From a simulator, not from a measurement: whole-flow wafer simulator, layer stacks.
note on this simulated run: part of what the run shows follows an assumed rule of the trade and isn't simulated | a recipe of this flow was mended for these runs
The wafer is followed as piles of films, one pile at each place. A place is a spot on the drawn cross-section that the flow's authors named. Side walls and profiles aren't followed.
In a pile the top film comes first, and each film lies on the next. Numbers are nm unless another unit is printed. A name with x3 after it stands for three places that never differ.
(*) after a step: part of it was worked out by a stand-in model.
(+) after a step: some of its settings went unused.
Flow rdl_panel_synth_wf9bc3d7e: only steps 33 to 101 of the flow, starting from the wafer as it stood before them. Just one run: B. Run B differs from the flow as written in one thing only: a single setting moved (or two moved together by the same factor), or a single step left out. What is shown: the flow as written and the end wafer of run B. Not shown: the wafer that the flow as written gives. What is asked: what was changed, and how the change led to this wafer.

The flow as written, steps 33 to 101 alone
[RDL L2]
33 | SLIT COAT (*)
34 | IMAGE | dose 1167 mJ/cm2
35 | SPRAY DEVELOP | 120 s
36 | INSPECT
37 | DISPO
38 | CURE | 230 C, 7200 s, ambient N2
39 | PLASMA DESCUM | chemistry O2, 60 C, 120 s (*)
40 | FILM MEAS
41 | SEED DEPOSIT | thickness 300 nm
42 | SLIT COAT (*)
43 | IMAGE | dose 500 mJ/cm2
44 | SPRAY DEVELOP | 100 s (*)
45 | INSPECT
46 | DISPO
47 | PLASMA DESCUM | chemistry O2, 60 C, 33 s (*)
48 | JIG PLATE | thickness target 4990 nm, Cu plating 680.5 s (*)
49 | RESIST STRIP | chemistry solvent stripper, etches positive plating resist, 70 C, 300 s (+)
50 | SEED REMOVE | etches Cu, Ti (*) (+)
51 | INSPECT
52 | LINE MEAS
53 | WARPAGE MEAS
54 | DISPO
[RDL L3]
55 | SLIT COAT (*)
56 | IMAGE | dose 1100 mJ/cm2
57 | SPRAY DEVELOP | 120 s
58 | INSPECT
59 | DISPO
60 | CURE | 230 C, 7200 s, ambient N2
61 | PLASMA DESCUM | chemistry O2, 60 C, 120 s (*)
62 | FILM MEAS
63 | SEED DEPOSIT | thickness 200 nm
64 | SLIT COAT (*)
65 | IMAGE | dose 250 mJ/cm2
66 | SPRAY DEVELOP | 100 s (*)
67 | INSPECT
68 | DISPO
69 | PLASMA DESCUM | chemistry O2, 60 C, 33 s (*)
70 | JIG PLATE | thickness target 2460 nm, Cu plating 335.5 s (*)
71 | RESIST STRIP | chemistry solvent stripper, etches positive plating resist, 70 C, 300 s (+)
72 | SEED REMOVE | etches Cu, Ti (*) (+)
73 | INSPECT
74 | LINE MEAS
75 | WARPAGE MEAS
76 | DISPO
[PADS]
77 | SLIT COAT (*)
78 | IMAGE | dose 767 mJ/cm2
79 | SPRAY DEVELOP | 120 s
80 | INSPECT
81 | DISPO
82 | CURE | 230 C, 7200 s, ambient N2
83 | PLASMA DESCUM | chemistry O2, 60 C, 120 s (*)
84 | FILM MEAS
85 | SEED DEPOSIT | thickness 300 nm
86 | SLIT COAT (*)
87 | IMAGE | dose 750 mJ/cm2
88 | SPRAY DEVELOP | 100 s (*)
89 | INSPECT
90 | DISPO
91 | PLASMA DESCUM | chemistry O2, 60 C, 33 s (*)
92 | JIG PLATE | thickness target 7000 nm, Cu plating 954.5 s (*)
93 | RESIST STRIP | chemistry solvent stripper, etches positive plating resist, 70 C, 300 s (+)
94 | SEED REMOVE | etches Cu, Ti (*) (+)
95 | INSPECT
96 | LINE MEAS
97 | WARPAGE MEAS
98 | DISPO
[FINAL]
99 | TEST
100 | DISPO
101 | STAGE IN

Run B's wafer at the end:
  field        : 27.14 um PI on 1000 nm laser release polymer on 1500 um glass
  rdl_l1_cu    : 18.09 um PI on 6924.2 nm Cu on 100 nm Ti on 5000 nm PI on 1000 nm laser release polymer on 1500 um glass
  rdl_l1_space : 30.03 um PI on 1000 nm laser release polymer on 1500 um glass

What caused this: step 48, JIG PLATE: Cu plating 782.6 s was run, whereas the flow has Cu plating 680.5 s.

How this came from the change, step by step:
  48 | JIG PLATE | thickness target 4990 nm, Cu plating 680.5 s (*)
      rdl_l2_cu, rdl_l2_land, rdl_l2_via, rdl_l2_rim, rdl_l3_land, rdl_l3_via: +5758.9 Cu (it would be, as written: +5007.5 Cu)
  55 | SLIT COAT (*)
      rdl_l3_cu, rdl_l3_space: +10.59 um PI (it would be, as written: +9998.1 PI)
      field, pads_cu, pads_space, pads_land, pads_via: +8180.1 PI (it would be, as written: +7936.4 PI)
      (as well as at 7 more places)
  64 | SLIT COAT (*)
      rdl_l1_rim: +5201 ILINE-POS-THICK-GRADE-A (new film) (it would be, as written: +5077.5 ILINE-POS-THICK-GRADE-A (new film))
      rdl_l2_via: +4157 ILINE-POS-THICK-GRADE-A (new film) (it would be, as written: +4385.9 ILINE-POS-THICK-GRADE-A (new film))
  71 | RESIST STRIP | chemistry solvent stripper, etches positive plating resist, 70 C, 300 s (+)
      rdl_l1_rim: -5171.3 ILINE-POS-THICK-GRADE-A (all of it) (it would be, as written: -5047.8 ILINE-POS-THICK-GRADE-A (all of it))
      rdl_l2_via: -4127.3 ILINE-POS-THICK-GRADE-A (all of it) (it would be, as written: -4356.2 ILINE-POS-THICK-GRADE-A (all of it))
  77 | SLIT COAT (*)
      rdl_l2_via: +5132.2 PI (it would be, as written: +5347.6 PI)
      rdl_l3_via: +10.4 um PI (new film) (it would be, as written: +10.46 um PI (new film))
  86 | SLIT COAT (*)
      rdl_l1_cu: +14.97 um ILINE-POS-THICK-GRADE-A (new film) (it would be, as written: +14.96 um ILINE-POS-THICK-GRADE-A (new film))
      rdl_l1_space: +15.04 um ILINE-POS-THICK-GRADE-A (new film) (it would be, as written: +15.05 um ILINE-POS-THICK-GRADE-A (new film))
      (as well as at 9 more places)
  93 | RESIST STRIP | chemistry solvent stripper, etches positive plating resist, 70 C, 300 s (+)
      rdl_l1_cu: -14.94 um ILINE-POS-THICK-GRADE-A (all of it) (it would be, as written: -14.93 um ILINE-POS-THICK-GRADE-A (all of it))
      rdl_l2_cu: -15.35 um ILINE-POS-THICK-GRADE-A (all of it) (it would be, as written: -15.28 um ILINE-POS-THICK-GRADE-A (all of it))
      (as well as at 8 more places)
